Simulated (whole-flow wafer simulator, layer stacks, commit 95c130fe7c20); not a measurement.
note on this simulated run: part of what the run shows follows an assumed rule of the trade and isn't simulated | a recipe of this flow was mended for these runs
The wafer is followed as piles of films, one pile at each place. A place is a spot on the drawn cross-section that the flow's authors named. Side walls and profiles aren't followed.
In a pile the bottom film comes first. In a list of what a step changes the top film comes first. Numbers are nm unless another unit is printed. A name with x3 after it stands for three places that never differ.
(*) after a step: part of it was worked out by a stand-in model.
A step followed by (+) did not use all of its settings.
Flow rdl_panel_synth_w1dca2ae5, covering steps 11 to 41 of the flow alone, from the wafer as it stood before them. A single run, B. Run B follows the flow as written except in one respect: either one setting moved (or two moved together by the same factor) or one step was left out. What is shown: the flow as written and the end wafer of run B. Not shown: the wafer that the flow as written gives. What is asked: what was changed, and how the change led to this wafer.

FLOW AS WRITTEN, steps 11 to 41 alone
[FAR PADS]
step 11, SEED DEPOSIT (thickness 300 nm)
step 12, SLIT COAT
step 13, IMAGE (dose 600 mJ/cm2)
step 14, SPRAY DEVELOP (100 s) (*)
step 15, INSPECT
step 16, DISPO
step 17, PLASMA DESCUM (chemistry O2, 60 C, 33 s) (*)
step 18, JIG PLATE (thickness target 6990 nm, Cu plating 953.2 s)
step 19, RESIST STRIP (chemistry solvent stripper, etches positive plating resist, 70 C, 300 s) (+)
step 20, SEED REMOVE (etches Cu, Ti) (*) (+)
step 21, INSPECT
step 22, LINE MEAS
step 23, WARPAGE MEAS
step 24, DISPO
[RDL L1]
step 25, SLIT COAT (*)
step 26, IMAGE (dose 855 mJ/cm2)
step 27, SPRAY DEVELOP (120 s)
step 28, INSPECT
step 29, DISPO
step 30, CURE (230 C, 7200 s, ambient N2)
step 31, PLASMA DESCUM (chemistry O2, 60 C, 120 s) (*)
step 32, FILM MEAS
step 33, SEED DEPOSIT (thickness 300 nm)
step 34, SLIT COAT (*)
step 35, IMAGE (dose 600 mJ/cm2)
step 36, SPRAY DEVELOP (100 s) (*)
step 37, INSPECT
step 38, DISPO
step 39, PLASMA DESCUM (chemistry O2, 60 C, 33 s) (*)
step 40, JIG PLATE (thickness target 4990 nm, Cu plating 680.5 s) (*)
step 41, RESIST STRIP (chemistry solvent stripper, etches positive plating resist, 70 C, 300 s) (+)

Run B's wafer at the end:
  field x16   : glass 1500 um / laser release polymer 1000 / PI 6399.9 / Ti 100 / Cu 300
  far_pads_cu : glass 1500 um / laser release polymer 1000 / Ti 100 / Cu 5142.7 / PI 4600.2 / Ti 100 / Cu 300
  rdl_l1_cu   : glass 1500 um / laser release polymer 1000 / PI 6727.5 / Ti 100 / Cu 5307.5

What caused this: step 18, JIG PLATE: Cu plating 711.1 s was run, whereas the flow has Cu plating 953.2 s.

The path from the change to this, step by step:
  step 18, JIG PLATE (thickness target 6990 nm, Cu plating 953.2 s)
      far_pads_cu, rdl_l1_land, rdl_l1_via: Cu gains 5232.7 (in the flow as written it would be: Cu gains 7014.2)
  step 25, SLIT COAT (*)
      field x16, rdl_l1_rim x3: PI gains 6399.9 (new film) (in the flow as written it would be: PI gains 6915.1 (new film))
      far_pads_cu: PI gains 4600.2 (new film) (in the flow as written it would be: PI gains 4450.5 (new film))
      (also at 2 further places)
  step 34, SLIT COAT (*)
      far_pads_cu: ILINE-POS-THICK-GRADE-A gains 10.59 um (new film) (in the flow as written it would be: ILINE-POS-THICK-GRADE-A gains 10.3 um (new film))
      rdl_l1_cu: ILINE-POS-THICK-GRADE-A gains 12.24 um (new film) (in the flow as written it would be: ILINE-POS-THICK-GRADE-A gains 12.38 um (new film))
      (also at 3 further places)
  step 36, SPRAY DEVELOP (100 s) (*)
      rdl_l1_cu: ILINE-POS-THICK-GRADE-A loses 12.24 um (all of it) (in the flow as written it would be: ILINE-POS-THICK-GRADE-A loses 12.38 um (all of it))
      rdl_l1_land: ILINE-POS-THICK-GRADE-A loses 9989.3 (all of it) (in the flow as written it would be: ILINE-POS-THICK-GRADE-A loses 9677 (all of it))
      (also at 1 further place)
  step 41, RESIST STRIP (chemistry solvent stripper, etches positive plating resist, 70 C, 300 s) (+)
      far_pads_cu: ILINE-POS-THICK-GRADE-A loses 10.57 um (all of it) (in the flow as written it would be: ILINE-POS-THICK-GRADE-A loses 10.27 um (all of it))
      rdl_l1_space: ILINE-POS-THICK-GRADE-A loses 12.22 um (all of it) (in the flow as written it would be: ILINE-POS-THICK-GRADE-A loses 12.36 um (all of it))
